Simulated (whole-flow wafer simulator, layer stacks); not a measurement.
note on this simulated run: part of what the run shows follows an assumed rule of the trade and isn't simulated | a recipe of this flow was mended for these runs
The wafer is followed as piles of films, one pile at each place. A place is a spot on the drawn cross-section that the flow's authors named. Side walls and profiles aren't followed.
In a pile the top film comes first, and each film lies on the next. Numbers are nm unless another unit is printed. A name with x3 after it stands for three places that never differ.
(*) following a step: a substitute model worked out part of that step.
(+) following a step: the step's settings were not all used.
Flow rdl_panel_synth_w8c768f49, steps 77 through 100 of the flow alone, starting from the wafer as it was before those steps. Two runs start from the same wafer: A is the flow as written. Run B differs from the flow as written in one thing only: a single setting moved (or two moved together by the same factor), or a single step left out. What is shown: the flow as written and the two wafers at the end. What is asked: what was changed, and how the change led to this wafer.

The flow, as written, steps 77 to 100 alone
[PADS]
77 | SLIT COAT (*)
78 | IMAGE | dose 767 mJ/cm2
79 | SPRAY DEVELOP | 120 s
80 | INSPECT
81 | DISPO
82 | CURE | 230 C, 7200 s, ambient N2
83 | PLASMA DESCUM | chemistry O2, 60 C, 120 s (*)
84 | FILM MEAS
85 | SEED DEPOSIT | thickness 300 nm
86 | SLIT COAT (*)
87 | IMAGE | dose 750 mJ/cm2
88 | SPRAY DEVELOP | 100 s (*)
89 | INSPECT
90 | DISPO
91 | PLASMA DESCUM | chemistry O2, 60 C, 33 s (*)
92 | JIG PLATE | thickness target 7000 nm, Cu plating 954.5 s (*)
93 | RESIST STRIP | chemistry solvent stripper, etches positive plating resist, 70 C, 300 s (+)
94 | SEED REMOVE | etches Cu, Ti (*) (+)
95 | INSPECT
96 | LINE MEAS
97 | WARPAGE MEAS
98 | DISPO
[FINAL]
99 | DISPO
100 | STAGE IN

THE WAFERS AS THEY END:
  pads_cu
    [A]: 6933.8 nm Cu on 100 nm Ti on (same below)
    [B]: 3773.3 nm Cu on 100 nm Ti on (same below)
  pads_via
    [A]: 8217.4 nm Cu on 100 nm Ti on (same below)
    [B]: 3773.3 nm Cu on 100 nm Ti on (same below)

What caused this: step 92, JIG PLATE: Cu plating 525 s was run, whereas the flow has Cu plating 954.5 s.

The path from the change to this, step by step:
  92 | JIG PLATE | thickness target 7000 nm, Cu plating 954.5 s (*)
      pads_cu, pads_land: A +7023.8 Cu | B +3863.3 Cu
      pads_via: A +8307.4 Cu | B +3863.3 Cu
